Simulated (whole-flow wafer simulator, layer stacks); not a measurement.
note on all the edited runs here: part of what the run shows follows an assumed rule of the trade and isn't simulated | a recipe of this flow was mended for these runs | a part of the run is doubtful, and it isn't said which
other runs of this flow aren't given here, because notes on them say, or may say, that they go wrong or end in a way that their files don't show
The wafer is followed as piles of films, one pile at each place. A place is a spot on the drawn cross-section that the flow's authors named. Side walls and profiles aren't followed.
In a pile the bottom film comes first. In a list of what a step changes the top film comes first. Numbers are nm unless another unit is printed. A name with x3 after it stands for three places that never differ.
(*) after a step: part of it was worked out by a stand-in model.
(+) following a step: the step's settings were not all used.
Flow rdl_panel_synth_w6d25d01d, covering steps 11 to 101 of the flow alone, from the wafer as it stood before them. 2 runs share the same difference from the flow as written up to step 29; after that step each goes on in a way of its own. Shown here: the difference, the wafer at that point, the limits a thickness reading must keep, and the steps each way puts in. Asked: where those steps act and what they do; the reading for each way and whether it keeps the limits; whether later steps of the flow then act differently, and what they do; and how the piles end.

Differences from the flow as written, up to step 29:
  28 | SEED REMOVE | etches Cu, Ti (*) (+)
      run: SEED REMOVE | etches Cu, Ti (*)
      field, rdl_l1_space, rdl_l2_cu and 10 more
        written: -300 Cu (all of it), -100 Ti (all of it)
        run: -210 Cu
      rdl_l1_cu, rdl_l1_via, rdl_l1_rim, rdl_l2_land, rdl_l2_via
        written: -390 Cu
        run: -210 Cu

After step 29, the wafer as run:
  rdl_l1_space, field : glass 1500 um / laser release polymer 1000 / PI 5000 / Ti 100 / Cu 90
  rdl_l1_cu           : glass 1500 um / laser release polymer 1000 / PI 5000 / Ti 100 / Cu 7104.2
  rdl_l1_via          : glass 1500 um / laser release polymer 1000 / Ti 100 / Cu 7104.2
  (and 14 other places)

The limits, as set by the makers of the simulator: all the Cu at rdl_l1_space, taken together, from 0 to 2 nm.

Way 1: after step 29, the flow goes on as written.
  The reading taken after step 29 is 90 nm, which is outside the limits.
  Later steps of the flow acting differently than as written (4 more steps, not shown, differ only slightly: by at most 2% or 0.5 nm, whichever is larger):
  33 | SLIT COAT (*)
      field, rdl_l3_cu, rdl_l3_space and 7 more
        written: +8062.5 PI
        way: +8060.2 PI (new film)
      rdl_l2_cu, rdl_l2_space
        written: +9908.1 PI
        way: +9903 PI (new film)
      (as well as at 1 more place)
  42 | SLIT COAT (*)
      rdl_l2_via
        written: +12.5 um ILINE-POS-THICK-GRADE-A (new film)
        way: +12.51 um ILINE-POS-THICK-GRADE-A (new film)
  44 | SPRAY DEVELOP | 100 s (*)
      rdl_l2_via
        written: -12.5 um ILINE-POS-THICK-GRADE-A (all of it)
        way: -12.51 um ILINE-POS-THICK-GRADE-A (all of it)
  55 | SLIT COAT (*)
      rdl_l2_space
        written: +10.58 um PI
        way: +10.57 um PI
  At field, rdl_l1_cu, rdl_l1_space and 15 more, the piles at the end differ from the flow's by more than 2% or 0.5 nm, whichever is larger.
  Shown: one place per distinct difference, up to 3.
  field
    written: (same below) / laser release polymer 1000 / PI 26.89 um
    way: (same below) / laser release polymer 1000 / PI 5000 / Ti 100 / Cu 90 / PI 21.89 um
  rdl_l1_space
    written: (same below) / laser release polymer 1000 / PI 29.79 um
    way: (same below) / laser release polymer 1000 / PI 5000 / Ti 100 / Cu 90 / PI 24.78 um
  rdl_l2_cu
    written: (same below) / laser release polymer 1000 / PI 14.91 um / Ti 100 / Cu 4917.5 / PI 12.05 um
    way: (same below) / laser release polymer 1000 / PI 5000 / Ti 100 / Cu 90 / PI 9903 / Ti 100 / Cu 4917.5 / PI 12.05 um

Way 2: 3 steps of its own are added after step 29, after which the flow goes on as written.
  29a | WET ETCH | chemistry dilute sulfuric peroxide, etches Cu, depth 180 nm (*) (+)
      field, rdl_l1_space, rdl_l2_cu and 10 more
        -90 Cu (all of it)
      rdl_l1_cu, rdl_l1_via, rdl_l1_rim, rdl_l2_land, rdl_l2_via
        -180 Cu
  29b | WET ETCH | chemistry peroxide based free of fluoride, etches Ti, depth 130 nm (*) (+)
      field, rdl_l1_space, rdl_l2_cu and 10 more
        -100 Ti (all of it)
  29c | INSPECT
      leaves every film unchanged at each place that is followed
  The reading taken after step 29c is 0 nm, which is within the limits.
  Later steps of the flow acting differently than as written (6 more steps, not shown, differ only slightly: by at most 2% or 0.5 nm, whichever is larger):
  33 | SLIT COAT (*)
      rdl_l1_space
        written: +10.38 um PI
        way: +10.37 um PI
  The piles end only slightly different from the flow's at the places that both follow, by no more than 2% or 0.5 nm, whichever is larger.

Keeping within the limits: way 2. Outside them: way 1.
